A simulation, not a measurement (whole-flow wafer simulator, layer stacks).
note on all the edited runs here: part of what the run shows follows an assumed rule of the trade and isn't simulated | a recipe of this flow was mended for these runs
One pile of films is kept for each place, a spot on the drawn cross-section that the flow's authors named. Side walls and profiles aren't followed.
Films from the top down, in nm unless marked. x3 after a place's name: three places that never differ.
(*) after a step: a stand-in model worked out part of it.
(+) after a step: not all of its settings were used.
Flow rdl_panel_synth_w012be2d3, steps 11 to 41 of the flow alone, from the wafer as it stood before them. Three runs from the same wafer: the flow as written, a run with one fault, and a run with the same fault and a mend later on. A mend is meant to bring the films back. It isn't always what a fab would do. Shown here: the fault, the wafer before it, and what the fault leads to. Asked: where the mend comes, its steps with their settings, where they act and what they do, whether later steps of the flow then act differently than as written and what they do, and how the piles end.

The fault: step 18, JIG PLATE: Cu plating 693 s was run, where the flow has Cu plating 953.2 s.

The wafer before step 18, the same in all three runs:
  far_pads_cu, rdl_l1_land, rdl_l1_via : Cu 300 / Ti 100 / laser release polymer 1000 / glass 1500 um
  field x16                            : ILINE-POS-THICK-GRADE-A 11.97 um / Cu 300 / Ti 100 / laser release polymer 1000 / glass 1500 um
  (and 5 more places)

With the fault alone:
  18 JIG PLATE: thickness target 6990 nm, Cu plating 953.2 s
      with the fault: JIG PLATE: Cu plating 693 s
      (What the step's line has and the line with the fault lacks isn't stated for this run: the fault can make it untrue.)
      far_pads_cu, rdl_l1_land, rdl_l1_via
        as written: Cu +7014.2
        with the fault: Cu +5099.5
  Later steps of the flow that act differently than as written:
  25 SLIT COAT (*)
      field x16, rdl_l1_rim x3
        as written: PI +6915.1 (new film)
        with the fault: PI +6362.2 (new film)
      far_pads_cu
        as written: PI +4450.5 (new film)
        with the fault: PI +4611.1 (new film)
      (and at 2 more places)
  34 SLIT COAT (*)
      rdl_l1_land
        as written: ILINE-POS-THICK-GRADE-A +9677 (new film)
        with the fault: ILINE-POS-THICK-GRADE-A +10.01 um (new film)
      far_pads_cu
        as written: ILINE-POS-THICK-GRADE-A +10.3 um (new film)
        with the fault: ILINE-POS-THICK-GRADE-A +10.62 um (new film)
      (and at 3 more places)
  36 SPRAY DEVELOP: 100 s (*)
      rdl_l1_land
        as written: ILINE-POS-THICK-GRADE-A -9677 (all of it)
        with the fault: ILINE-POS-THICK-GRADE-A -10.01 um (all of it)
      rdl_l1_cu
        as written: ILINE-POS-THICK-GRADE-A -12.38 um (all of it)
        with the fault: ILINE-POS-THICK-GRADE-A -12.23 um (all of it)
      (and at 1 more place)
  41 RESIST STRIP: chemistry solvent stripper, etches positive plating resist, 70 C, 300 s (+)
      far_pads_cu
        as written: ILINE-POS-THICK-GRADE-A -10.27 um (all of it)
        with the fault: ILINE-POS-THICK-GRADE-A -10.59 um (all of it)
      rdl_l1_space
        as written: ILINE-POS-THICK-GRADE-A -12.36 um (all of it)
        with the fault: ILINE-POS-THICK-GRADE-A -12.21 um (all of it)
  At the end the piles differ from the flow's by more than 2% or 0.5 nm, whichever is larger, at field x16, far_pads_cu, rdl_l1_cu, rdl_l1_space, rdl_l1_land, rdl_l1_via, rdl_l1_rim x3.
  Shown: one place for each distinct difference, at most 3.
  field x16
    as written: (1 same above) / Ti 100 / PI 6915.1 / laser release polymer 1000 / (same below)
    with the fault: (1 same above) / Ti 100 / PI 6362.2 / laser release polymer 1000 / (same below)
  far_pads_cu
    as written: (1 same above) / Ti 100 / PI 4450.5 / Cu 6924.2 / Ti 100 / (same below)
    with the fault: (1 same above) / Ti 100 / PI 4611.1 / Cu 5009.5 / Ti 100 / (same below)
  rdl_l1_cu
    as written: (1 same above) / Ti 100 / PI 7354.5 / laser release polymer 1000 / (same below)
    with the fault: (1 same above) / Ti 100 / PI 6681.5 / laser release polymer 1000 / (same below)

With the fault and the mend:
  The mend comes after step 18.
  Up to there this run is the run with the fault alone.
  18a JIG PLATE: Cu plating 260.2 s (the flow's step 18 once more, with other settings)
      far_pads_cu, rdl_l1_land, rdl_l1_via
        Cu +1914.7
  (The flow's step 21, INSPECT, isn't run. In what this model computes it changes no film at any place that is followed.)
  No later step of the flow acts differently than as written at any place that is followed.
  At the end the piles are the same as the flow's at every place that both follow.
